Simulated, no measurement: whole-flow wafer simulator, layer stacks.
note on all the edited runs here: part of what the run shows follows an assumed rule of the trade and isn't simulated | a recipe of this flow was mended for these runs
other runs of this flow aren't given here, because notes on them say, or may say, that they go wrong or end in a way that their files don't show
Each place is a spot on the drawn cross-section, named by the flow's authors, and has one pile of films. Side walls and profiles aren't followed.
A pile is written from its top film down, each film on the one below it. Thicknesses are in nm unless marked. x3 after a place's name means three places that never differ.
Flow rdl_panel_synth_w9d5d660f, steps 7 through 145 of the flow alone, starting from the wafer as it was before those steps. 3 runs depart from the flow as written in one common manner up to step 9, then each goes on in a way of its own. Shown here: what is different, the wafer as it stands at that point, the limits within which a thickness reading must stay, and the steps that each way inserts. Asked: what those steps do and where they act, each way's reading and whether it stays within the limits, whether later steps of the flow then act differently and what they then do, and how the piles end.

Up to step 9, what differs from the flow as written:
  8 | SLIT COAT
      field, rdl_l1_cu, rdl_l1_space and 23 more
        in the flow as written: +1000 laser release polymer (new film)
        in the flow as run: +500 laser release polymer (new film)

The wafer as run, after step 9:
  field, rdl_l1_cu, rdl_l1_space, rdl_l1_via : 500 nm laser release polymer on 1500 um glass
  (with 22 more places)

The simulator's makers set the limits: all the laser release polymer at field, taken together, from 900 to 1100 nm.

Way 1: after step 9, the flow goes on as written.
  Reading after step 9: 500 nm, not within the limits.
  None of the later steps of the flow acts differently than as written at any place that is followed.
  The piles end different from the flow's at field, rdl_l1_cu, rdl_l1_space and 23 more by more than 2% or 0.5 nm, whichever is larger.
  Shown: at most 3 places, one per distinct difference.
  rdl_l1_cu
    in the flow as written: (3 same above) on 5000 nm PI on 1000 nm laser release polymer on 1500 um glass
    going this way: (3 same above) on 5000 nm PI on 500 nm laser release polymer on 1500 um glass
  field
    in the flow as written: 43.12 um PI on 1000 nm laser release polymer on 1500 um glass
    going this way: 43.12 um PI on 500 nm laser release polymer on 1500 um glass
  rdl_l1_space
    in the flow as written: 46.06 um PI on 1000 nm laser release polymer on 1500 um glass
    going this way: 46.06 um PI on 500 nm laser release polymer on 1500 um glass

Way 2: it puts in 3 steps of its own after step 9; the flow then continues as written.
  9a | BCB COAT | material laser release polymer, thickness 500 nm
      field, rdl_l1_cu, rdl_l1_space and 23 more
        +500 laser release polymer
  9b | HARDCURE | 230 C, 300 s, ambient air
      does not change any film at any place that is followed
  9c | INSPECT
      does not change any film at any place that is followed
  Reading after step 9c: 1000 nm, inside the limits.
  None of the later steps of the flow acts differently than as written at any place that is followed.
  By the end, the piles equal the flow's at every place that both follow.

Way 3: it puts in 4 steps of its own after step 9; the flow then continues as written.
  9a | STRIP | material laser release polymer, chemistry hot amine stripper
      field, rdl_l1_cu, rdl_l1_space and 23 more
        -500 laser release polymer (all of it)
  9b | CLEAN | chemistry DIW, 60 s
      does not change any film at any place that is followed
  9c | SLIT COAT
      field, rdl_l1_cu, rdl_l1_space and 23 more
        +1000 laser release polymer (new film)
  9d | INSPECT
      does not change any film at any place that is followed
  Reading after step 9d: 1000 nm, inside the limits.
  None of the later steps of the flow acts differently than as written at any place that is followed.
  By the end, the piles equal the flow's at every place that both follow.

Inside the limits: way 2, way 3. Outside the limits: way 1.
